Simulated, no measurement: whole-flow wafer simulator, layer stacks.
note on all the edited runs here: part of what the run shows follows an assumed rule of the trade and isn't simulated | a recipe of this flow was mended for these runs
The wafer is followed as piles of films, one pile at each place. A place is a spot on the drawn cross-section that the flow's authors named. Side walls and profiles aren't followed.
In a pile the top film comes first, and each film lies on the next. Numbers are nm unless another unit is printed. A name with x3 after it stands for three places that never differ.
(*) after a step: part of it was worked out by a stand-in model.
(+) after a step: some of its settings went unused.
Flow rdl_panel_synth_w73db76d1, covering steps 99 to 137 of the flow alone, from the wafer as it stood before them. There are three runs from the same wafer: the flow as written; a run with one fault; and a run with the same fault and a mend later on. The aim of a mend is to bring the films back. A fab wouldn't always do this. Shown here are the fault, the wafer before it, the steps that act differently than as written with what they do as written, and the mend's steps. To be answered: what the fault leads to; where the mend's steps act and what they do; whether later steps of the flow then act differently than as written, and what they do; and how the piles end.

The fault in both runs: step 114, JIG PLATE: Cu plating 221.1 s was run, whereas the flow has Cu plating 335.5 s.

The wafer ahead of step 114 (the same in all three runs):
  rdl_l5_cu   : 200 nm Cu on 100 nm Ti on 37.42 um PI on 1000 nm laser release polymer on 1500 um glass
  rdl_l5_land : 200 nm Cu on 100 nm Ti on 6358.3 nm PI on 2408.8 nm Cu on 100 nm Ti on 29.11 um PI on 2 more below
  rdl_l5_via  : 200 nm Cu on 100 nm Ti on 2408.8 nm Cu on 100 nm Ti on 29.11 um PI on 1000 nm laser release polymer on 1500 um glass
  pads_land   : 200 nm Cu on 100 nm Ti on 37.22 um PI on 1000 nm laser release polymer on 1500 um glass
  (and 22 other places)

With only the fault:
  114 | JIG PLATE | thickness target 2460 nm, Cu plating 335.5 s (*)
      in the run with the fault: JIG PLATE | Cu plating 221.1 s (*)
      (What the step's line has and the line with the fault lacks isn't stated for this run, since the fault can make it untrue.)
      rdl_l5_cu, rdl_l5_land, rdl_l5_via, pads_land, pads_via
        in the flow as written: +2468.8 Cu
        in the run with the fault: +1627 Cu
  Steps later in the flow that act otherwise than as written (1 more step, not shown, differs only slightly: by at most 2% or 0.5 nm, whichever is larger):
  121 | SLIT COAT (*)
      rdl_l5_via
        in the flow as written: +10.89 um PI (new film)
        in the run with the fault: +9976.7 PI (new film)
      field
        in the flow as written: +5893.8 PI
        in the run with the fault: +5583 PI
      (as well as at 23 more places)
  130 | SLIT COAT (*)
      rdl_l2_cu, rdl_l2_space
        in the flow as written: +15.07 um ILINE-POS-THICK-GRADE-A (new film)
        in the run with the fault: +15.08 um ILINE-POS-THICK-GRADE-A (new film)
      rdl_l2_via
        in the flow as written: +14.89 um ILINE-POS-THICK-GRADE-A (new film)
        in the run with the fault: +14.88 um ILINE-POS-THICK-GRADE-A (new film)
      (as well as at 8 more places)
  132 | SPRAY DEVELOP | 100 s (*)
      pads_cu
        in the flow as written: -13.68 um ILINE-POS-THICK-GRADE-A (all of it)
        in the run with the fault: -13.64 um ILINE-POS-THICK-GRADE-A (all of it)
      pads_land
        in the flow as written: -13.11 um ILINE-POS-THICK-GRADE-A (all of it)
        in the run with the fault: -13.18 um ILINE-POS-THICK-GRADE-A (all of it)
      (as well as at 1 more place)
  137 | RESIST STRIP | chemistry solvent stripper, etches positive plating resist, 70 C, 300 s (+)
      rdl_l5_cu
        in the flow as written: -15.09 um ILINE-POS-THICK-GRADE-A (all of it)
        in the run with the fault: -14.8 um ILINE-POS-THICK-GRADE-A (all of it)
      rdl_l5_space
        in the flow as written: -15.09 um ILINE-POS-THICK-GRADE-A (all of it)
        in the run with the fault: -14.86 um ILINE-POS-THICK-GRADE-A (all of it)
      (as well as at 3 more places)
  By the end, the piles at rdl_l4_cu, rdl_l4_land, rdl_l5_cu, rdl_l5_space, rdl_l5_land, rdl_l5_via, pads_land, pads_via depart from the flow's by more than 2% or 0.5 nm, whichever is larger.
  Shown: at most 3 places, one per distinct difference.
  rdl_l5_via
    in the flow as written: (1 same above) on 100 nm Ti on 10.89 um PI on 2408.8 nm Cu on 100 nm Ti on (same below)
    in the run with the fault: (1 same above) on 100 nm Ti on 9976.7 nm PI on 1567 nm Cu on 100 nm Ti on (same below)
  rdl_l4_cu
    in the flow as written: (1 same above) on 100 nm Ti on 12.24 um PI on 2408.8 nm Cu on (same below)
    in the run with the fault: (1 same above) on 100 nm Ti on 11.93 um PI on 2408.8 nm Cu on (same below)
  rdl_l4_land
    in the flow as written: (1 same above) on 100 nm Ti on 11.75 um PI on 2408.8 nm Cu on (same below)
    in the run with the fault: (1 same above) on 100 nm Ti on 11.44 um PI on 2408.8 nm Cu on (same below)

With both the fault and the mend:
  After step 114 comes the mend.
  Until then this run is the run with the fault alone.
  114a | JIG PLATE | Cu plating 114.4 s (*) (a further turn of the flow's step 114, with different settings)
      rdl_l5_cu, rdl_l5_land, rdl_l5_via, pads_land, pads_via
        +841.8 Cu
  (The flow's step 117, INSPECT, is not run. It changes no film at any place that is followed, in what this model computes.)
  Later steps of the flow that are run all act as written at every place that is followed.
  At every place that both follow, the piles at the end match the flow's.
